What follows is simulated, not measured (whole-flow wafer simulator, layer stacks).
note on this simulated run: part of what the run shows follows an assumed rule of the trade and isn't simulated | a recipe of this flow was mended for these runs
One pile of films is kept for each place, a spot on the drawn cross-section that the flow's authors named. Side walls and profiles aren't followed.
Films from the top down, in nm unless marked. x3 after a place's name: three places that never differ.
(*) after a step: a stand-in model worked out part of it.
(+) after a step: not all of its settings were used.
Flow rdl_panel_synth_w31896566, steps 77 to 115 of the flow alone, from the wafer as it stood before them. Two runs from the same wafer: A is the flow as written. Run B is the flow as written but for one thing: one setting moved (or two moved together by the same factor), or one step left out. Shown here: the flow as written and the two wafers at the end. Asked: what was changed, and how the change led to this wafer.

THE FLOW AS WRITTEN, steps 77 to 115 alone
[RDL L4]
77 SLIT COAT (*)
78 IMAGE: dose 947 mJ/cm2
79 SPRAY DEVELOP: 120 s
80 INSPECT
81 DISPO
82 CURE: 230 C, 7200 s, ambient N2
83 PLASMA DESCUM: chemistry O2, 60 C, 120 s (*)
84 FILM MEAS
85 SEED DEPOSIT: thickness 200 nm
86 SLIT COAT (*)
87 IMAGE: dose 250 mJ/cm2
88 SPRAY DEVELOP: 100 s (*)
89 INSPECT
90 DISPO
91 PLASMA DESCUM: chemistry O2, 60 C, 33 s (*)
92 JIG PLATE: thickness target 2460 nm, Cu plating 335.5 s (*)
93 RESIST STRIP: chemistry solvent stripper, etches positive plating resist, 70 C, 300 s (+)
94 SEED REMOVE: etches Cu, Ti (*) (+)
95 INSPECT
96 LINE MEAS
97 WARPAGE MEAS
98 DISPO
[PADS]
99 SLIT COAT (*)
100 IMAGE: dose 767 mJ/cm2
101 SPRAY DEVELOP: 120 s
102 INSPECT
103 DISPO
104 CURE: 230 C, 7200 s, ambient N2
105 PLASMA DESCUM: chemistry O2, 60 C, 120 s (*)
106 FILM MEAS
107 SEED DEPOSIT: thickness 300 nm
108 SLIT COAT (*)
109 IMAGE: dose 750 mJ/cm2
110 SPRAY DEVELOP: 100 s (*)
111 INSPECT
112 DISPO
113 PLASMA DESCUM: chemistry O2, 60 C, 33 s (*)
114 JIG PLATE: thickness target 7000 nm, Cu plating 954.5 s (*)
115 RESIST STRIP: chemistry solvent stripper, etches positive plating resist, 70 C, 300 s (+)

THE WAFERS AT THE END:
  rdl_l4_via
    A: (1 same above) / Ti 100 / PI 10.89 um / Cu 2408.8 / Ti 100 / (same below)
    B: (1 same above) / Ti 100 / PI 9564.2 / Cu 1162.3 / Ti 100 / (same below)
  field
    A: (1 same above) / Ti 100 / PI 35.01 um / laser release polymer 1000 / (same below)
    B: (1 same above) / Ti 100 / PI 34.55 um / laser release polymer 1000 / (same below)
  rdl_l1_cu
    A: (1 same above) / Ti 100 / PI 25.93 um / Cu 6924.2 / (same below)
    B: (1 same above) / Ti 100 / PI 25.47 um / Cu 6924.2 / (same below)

The cause: step 92, JIG PLATE: Cu plating 166.1 s was run, where the flow has Cu plating 335.5 s.

How the change led to this, step by step:
  92 JIG PLATE: thickness target 2460 nm, Cu plating 335.5 s (*)
      rdl_l4_cu, rdl_l4_land, rdl_l4_via, pads_land, pads_via: A Cu +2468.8 | B Cu +1222.3
  99 SLIT COAT (*)
      rdl_l4_via: A PI +10.89 um (new film) | B PI +9564.2 (new film)
      field: A PI +5893.8 | B PI +5437.5
      (and at 19 more places)
  108 SLIT COAT (*)
      rdl_l3_land: A ILINE-POS-THICK-GRADE-A +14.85 um (new film) | B ILINE-POS-THICK-GRADE-A +14.84 um (new film)
      rdl_l3_via: A ILINE-POS-THICK-GRADE-A +14.8 um (new film) | B ILINE-POS-THICK-GRADE-A +14.79 um (new film)
      (and at 8 more places)
  110 SPRAY DEVELOP: 100 s (*)
      pads_cu: A ILINE-POS-THICK-GRADE-A -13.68 um (all of it) | B ILINE-POS-THICK-GRADE-A -13.62 um (all of it)
      pads_land: A ILINE-POS-THICK-GRADE-A -13.11 um (all of it) | B ILINE-POS-THICK-GRADE-A -13.22 um (all of it)
      (and at 1 more place)
  114 JIG PLATE: thickness target 7000 nm, Cu plating 954.5 s (*)
      pads_via: A Au/Ni/Cu +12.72 um (new film) | B Au/Ni/Cu +12.88 um (new film)
  115 RESIST STRIP: chemistry solvent stripper, etches positive plating resist, 70 C, 300 s (+)
      rdl_l1_space: A ILINE-POS-THICK-GRADE-A -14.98 um (all of it) | B ILINE-POS-THICK-GRADE-A -14.99 um (all of it)
      rdl_l3_space: A ILINE-POS-THICK-GRADE-A -15 um (all of it) | B ILINE-POS-THICK-GRADE-A -15.01 um (all of it)
      (and at 7 more places)
